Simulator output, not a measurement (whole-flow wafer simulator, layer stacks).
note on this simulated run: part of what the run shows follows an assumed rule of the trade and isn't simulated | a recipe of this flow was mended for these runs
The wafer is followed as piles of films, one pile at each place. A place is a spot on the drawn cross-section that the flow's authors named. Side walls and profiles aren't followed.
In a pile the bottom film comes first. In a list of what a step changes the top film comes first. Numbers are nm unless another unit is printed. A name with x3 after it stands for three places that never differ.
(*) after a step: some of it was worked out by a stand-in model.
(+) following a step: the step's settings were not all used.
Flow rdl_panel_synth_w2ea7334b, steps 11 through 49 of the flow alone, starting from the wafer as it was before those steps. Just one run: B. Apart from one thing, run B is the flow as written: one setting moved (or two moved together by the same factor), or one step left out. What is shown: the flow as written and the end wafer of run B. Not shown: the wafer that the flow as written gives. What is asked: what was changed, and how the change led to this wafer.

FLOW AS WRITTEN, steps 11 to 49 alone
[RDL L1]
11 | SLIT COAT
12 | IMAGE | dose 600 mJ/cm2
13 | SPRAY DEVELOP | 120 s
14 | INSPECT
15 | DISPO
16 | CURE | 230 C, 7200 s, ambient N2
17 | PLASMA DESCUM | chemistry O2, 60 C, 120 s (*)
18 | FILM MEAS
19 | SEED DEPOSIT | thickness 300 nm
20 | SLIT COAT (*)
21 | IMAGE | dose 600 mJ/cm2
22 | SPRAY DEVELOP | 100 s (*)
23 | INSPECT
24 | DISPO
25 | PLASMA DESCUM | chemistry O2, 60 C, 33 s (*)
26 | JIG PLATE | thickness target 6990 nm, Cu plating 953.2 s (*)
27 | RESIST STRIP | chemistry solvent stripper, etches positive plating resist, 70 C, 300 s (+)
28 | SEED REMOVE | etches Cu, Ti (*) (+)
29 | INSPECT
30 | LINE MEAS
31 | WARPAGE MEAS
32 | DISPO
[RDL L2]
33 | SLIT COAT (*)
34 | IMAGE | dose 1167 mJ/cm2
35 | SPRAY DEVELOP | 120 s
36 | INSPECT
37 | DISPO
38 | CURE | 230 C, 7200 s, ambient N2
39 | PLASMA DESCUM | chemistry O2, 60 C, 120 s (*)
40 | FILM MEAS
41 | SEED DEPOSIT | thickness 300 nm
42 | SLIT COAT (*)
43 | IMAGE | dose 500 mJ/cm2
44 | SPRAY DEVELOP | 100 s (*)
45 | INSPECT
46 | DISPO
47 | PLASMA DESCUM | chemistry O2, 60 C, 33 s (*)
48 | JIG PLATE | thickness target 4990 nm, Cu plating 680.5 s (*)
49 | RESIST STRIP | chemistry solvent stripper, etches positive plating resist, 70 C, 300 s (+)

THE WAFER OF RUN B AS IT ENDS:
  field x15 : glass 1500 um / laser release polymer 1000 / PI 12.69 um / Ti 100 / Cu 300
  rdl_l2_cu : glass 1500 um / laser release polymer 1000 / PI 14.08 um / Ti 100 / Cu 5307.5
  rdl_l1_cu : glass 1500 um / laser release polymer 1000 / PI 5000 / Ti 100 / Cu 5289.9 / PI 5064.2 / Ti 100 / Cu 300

Cause: step 26, JIG PLATE: Cu plating 731.1 s was run, whereas the flow has Cu plating 953.2 s.

Step by step, how the change led to this:
  26 | JIG PLATE | thickness target 6990 nm, Cu plating 953.2 s (*)
      rdl_l1_cu, rdl_l1_via, rdl_l1_rim, rdl_l2_land, rdl_l2_via: Cu gains 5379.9 (it would be, as written: Cu gains 7014.2)
  33 | SLIT COAT (*)
      rdl_l1_space: PI gains 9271 (it would be, as written: PI gains 10.38 um)
      field x15, rdl_l2_rim x3: PI gains 7685.6 (it would be, as written: PI gains 8062.5)
      (and at 5 other places as well)
  42 | SLIT COAT (*)
      rdl_l2_cu, rdl_l2_space: ILINE-POS-THICK-GRADE-A gains 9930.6 (new film) (it would be, as written: ILINE-POS-THICK-GRADE-A gains 10.13 um (new film))
      rdl_l1_space: ILINE-POS-THICK-GRADE-A gains 10.3 um (new film) (it would be, as written: ILINE-POS-THICK-GRADE-A gains 10.52 um (new film))
      (and at 3 other places as well)
  44 | SPRAY DEVELOP | 100 s (*)
      rdl_l2_cu: ILINE-POS-THICK-GRADE-A loses 9930.6 (all of it) (it would be, as written: ILINE-POS-THICK-GRADE-A loses 10.13 um (all of it))
      rdl_l2_land: ILINE-POS-THICK-GRADE-A loses 7363.4 (all of it) (it would be, as written: ILINE-POS-THICK-GRADE-A loses 7139.5 (all of it))
      (and at 1 other place as well)
  49 | RESIST STRIP | chemistry solvent stripper, etches positive plating resist, 70 C, 300 s (+)
      rdl_l2_space: ILINE-POS-THICK-GRADE-A loses 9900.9 (all of it) (it would be, as written: ILINE-POS-THICK-GRADE-A loses 10.1 um (all of it))
      rdl_l1_space: ILINE-POS-THICK-GRADE-A loses 10.27 um (all of it) (it would be, as written: ILINE-POS-THICK-GRADE-A loses 10.49 um (all of it))
      (and at 1 other place as well)
